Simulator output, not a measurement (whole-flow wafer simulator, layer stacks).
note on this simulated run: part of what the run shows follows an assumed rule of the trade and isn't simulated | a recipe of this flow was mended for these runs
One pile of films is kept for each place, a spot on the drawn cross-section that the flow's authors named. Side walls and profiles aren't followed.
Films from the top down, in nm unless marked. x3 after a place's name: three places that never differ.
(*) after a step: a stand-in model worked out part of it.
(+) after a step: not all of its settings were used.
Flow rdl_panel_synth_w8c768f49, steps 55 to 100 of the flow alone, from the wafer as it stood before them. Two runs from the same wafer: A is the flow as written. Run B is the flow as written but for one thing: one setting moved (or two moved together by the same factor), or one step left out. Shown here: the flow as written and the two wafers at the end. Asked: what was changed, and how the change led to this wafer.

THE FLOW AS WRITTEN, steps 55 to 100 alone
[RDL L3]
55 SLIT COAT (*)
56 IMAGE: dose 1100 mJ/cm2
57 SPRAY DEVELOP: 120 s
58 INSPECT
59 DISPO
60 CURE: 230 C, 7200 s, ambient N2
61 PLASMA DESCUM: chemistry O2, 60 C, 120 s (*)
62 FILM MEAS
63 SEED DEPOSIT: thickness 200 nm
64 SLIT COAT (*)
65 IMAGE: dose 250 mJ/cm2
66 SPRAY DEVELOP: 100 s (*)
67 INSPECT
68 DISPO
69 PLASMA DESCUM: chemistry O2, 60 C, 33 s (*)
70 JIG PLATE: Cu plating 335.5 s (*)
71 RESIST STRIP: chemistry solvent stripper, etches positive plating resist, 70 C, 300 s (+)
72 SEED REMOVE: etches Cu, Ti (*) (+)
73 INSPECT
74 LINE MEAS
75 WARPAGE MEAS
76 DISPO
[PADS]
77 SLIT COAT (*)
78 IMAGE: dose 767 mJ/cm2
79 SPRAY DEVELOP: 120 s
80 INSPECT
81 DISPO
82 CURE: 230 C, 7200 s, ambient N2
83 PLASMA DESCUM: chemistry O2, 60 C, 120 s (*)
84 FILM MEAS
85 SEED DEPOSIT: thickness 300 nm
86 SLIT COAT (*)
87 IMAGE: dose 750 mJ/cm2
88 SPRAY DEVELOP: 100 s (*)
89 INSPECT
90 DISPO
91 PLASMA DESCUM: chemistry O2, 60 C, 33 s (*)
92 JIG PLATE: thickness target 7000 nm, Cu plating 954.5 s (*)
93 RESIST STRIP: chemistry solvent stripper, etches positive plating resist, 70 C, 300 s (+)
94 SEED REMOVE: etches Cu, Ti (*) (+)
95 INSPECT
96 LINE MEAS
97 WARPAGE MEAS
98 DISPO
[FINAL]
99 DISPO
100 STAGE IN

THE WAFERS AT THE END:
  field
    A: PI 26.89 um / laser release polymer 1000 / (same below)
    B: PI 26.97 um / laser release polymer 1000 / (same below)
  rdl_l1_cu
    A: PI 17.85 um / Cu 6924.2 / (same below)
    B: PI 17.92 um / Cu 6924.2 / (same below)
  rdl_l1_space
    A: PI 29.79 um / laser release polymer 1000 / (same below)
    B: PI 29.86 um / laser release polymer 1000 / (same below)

The cause: step 70, JIG PLATE: Cu plating 362.3 s was run, where the flow has Cu plating 335.5 s.

How the change led to this, step by step:
  70 JIG PLATE: Cu plating 335.5 s (*)
      rdl_l3_cu, rdl_l3_land, rdl_l3_via, pads_land, pads_via: A Cu +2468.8 | B Cu +2666
  77 SLIT COAT (*)
      rdl_l3_space: A PI +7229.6 | B PI +7431.9
      rdl_l2_rim: A PI +6596.5 | B PI +6834.6
      (and at 3 more places)
  86 SLIT COAT (*)
      rdl_l1_cu: A ILINE-POS-THICK-GRADE-A +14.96 um (new film) | B ILINE-POS-THICK-GRADE-A +14.97 um (new film)
      rdl_l3_cu: A ILINE-POS-THICK-GRADE-A +15.28 um (new film) | B ILINE-POS-THICK-GRADE-A +15.34 um (new film)
      (and at 8 more places)
  88 SPRAY DEVELOP: 100 s (*)
      pads_cu: A ILINE-POS-THICK-GRADE-A -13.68 um (all of it) | B ILINE-POS-THICK-GRADE-A -13.69 um (all of it)
      pads_land: A ILINE-POS-THICK-GRADE-A -13.11 um (all of it) | B ILINE-POS-THICK-GRADE-A -13.1 um (all of it)
      (and at 1 more place)
  93 RESIST STRIP: chemistry solvent stripper, etches positive plating resist, 70 C, 300 s (+)
      rdl_l1_cu: A ILINE-POS-THICK-GRADE-A -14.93 um (all of it) | B ILINE-POS-THICK-GRADE-A -14.94 um (all of it)
      rdl_l2_via: A ILINE-POS-THICK-GRADE-A -14.49 um (all of it) | B ILINE-POS-THICK-GRADE-A -14.5 um (all of it)
      (and at 6 more places)
